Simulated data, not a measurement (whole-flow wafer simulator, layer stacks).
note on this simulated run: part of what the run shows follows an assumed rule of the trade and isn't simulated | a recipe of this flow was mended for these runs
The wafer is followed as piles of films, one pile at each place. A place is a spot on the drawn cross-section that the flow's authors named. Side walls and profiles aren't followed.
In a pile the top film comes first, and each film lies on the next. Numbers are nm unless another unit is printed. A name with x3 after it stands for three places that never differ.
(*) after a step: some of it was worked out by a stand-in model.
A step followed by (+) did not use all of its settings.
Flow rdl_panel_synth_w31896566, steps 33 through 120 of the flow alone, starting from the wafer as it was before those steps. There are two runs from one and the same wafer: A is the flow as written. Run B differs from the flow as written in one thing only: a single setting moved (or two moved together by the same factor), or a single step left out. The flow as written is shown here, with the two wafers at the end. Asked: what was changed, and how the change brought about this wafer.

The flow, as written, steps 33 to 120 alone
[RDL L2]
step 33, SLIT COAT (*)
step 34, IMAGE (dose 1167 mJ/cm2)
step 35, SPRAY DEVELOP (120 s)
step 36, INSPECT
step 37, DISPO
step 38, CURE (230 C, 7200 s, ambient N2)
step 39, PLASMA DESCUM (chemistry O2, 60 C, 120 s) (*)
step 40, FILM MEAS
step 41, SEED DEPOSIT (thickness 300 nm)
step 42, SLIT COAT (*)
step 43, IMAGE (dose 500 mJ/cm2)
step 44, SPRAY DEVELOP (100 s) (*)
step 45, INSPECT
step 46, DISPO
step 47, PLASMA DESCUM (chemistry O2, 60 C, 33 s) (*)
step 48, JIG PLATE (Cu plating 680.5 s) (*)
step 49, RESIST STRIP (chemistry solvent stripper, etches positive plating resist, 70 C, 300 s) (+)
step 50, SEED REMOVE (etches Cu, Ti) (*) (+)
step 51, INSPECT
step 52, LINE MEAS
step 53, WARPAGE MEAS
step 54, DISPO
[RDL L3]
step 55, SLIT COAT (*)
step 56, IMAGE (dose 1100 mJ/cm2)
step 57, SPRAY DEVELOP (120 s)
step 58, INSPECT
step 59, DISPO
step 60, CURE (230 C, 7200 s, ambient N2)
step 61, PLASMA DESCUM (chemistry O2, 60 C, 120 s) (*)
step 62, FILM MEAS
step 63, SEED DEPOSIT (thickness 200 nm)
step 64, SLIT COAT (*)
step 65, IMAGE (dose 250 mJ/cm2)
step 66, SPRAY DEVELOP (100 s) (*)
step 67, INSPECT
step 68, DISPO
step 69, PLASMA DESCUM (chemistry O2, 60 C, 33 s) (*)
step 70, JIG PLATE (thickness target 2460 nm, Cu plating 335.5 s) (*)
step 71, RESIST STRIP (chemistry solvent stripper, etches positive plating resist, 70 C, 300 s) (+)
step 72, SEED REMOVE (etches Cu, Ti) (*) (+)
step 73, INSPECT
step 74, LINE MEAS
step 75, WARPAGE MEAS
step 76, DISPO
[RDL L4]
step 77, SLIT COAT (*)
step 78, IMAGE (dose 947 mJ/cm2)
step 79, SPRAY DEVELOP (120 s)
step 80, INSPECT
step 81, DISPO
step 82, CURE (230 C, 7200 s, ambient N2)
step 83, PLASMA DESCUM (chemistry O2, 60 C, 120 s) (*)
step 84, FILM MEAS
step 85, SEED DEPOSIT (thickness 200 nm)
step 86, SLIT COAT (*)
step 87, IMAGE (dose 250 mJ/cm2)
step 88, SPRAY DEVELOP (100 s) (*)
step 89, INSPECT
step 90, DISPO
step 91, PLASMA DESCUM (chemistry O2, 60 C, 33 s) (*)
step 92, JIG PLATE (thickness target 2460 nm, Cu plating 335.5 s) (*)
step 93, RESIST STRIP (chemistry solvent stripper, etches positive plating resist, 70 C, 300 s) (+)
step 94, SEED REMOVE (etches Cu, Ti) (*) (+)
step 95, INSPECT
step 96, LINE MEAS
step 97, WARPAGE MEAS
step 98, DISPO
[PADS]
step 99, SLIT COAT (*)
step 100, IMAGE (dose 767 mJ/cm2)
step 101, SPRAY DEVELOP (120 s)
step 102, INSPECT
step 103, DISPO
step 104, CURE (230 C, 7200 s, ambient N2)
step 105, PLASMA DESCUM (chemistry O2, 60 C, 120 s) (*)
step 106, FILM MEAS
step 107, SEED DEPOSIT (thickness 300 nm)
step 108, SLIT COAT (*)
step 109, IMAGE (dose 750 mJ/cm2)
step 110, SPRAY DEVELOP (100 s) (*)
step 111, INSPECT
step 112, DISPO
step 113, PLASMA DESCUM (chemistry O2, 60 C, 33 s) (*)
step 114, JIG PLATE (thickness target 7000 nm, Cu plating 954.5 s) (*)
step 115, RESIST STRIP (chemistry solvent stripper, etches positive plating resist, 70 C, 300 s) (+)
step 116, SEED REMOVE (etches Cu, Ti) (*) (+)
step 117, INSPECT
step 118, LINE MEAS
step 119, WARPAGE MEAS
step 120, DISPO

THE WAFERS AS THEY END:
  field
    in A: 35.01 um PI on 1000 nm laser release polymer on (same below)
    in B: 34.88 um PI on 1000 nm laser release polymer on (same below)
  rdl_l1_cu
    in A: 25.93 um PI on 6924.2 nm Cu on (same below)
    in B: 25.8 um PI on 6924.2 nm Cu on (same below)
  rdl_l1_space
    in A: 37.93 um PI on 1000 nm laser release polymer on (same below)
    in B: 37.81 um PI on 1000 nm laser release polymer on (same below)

Cause: step 48, JIG PLATE: Cu plating 626.1 s was run, while the flow as written has Cu plating 680.5 s.

The path from the change to this, step by step:
  step 48, JIG PLATE (Cu plating 680.5 s) (*)
      rdl_l2_cu, rdl_l2_land, rdl_l2_via, rdl_l2_rim, rdl_l3_land, rdl_l3_via: A +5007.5 Cu | B +4607.2 Cu
  step 55, SLIT COAT (*)
      rdl_l3_cu, rdl_l3_space: A +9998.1 PI | B +9691.6 PI
      rdl_l2_space: A +10.58 um PI | B +10.25 um PI
      (also at 2 further places)
  step 64, SLIT COAT (*)
      rdl_l2_via: A +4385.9 ILINE-POS-THICK-GRADE-A (new film) | B +4502 ILINE-POS-THICK-GRADE-A (new film)
  step 71, RESIST STRIP (chemistry solvent stripper, etches positive plating resist, 70 C, 300 s) (+)
      rdl_l2_via: A -4356.2 ILINE-POS-THICK-GRADE-A (all of it) | B -4472.3 ILINE-POS-THICK-GRADE-A (all of it)
  step 77, SLIT COAT (*)
      rdl_l3_via: A +11.89 um PI (new film) | B +11.94 um PI (new film)
  step 108, SLIT COAT (*)
      rdl_l2_cu, rdl_l2_space: A +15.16 um ILINE-POS-THICK-GRADE-A (new film) | B +15.14 um ILINE-POS-THICK-GRADE-A (new film)
      rdl_l2_land: A +14.84 um ILINE-POS-THICK-GRADE-A (new film) | B +14.86 um ILINE-POS-THICK-GRADE-A (new film)
      (also at 4 further places)
  step 115, RESIST STRIP (chemistry solvent stripper, etches positive plating resist, 70 C, 300 s) (+)
      rdl_l2_cu, rdl_l2_space: A -15.13 um ILINE-POS-THICK-GRADE-A (all of it) | B -15.11 um ILINE-POS-THICK-GRADE-A (all of it)
      rdl_l2_land: A -14.81 um ILINE-POS-THICK-GRADE-A (all of it) | B -14.83 um ILINE-POS-THICK-GRADE-A (all of it)
      (also at 4 further places)
